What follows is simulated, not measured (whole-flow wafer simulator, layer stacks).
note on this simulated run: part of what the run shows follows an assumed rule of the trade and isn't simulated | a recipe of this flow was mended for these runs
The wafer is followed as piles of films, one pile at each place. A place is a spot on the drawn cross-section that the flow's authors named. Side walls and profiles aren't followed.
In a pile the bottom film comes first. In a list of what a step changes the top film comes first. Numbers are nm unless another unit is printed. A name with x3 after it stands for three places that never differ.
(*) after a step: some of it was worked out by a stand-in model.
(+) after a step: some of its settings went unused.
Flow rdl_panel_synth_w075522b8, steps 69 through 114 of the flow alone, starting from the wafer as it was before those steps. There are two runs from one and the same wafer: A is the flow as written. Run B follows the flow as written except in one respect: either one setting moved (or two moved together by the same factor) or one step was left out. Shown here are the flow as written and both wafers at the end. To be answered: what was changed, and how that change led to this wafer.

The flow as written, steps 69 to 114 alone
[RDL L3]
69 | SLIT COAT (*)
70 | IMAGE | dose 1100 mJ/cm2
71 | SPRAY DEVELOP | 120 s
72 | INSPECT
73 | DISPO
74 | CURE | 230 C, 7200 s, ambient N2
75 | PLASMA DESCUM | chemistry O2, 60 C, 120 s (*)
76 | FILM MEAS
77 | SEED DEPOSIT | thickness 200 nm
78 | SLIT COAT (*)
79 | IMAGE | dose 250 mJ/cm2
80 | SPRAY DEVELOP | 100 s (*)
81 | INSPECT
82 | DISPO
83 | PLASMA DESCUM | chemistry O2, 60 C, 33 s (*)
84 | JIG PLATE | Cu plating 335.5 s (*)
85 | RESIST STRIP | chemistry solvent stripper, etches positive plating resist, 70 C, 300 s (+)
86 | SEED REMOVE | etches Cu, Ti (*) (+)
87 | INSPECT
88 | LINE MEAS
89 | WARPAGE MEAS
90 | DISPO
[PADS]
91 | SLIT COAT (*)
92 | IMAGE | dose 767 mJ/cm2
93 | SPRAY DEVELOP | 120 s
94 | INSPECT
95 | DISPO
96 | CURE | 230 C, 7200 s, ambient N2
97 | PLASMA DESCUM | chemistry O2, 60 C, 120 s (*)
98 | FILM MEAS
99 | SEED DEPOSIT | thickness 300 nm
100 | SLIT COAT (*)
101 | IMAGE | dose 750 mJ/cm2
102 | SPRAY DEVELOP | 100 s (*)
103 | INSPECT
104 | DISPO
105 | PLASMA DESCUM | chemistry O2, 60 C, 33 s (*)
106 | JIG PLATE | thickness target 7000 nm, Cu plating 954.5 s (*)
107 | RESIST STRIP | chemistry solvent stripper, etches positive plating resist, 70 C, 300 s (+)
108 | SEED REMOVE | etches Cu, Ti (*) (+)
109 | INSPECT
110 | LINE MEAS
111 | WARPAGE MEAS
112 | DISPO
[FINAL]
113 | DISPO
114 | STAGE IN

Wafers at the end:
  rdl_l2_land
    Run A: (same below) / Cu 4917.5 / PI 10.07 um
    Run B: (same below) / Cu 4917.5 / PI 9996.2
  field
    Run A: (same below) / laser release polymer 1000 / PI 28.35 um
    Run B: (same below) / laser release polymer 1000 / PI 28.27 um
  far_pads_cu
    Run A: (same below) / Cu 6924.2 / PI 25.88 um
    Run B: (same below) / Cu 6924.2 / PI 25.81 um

The reason: step 84, JIG PLATE: Cu plating 308.7 s was run, whereas the flow has Cu plating 335.5 s.

How this came from the change, step by step:
  84 | JIG PLATE | Cu plating 335.5 s (*)
      rdl_l3_cu, rdl_l3_land, rdl_l3_via, pads_land, pads_via: A Cu gains 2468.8 | B Cu gains 2271.6
  91 | SLIT COAT (*)
      rdl_l3_space: A PI gains 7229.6 | B PI gains 7022.1
      rdl_l2_rim: A PI gains 6596.5 | B PI gains 6357.3
      (also at 3 further places)
  100 | SLIT COAT (*)
      rdl_l3_cu: A ILINE-POS-THICK-GRADE-A gains 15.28 um (new film) | B ILINE-POS-THICK-GRADE-A gains 15.22 um (new film)
      rdl_l3_space: A ILINE-POS-THICK-GRADE-A gains 15.31 um (new film) | B ILINE-POS-THICK-GRADE-A gains 15.25 um (new film)
      (also at 7 further places)
  102 | SPRAY DEVELOP | 100 s (*)
      pads_cu: A ILINE-POS-THICK-GRADE-A loses 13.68 um (all of it) | B ILINE-POS-THICK-GRADE-A loses 13.67 um (all of it)
      pads_land: A ILINE-POS-THICK-GRADE-A loses 13.11 um (all of it) | B ILINE-POS-THICK-GRADE-A loses 13.13 um (all of it)
      (also at 1 further place)
  107 | RESIST STRIP | chemistry solvent stripper, etches positive plating resist, 70 C, 300 s (+)
      rdl_l1_via: A ILINE-POS-THICK-GRADE-A loses 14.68 um (all of it) | B ILINE-POS-THICK-GRADE-A loses 14.67 um (all of it)
      rdl_l3_cu: A ILINE-POS-THICK-GRADE-A loses 15.25 um (all of it) | B ILINE-POS-THICK-GRADE-A loses 15.19 um (all of it)
      (also at 5 further places)
